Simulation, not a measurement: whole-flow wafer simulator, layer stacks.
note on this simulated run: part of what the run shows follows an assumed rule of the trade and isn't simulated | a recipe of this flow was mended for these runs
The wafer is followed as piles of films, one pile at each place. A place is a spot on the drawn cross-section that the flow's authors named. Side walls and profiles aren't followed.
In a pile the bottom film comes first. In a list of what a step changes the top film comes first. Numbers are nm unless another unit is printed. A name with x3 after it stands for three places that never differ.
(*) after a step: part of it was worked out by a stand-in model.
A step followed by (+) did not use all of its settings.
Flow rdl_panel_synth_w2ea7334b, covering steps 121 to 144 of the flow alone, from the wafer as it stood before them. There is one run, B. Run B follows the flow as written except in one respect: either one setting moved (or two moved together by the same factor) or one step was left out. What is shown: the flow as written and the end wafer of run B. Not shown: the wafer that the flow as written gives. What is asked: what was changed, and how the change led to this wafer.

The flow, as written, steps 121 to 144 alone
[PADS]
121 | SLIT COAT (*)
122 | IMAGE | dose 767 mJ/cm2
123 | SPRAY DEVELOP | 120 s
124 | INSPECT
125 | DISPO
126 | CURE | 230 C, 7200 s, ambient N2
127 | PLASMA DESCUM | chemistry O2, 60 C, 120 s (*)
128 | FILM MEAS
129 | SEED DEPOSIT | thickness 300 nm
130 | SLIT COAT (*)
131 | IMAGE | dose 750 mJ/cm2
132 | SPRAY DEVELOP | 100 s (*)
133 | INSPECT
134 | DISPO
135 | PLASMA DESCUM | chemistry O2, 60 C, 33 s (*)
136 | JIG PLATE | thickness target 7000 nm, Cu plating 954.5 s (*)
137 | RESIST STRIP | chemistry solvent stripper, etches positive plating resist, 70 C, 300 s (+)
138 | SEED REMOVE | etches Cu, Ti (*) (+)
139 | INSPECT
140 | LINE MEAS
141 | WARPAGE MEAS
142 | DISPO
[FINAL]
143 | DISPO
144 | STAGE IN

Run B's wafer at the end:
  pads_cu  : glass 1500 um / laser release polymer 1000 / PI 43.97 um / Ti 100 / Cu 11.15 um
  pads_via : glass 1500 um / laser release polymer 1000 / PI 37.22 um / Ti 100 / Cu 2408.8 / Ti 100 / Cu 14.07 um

The reason: step 136, JIG PLATE: Cu plating 1527 s was run, while the flow as written has Cu plating 954.5 s.

The path from the change to this, step by step:
  136 | JIG PLATE | thickness target 7000 nm, Cu plating 954.5 s (*)
      pads_cu, pads_land: +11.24 um Cu (it would be, as written: +7023.8 Cu)
      pads_via: +14.16 um Cu (it would be, as written: +8307.4 Cu)
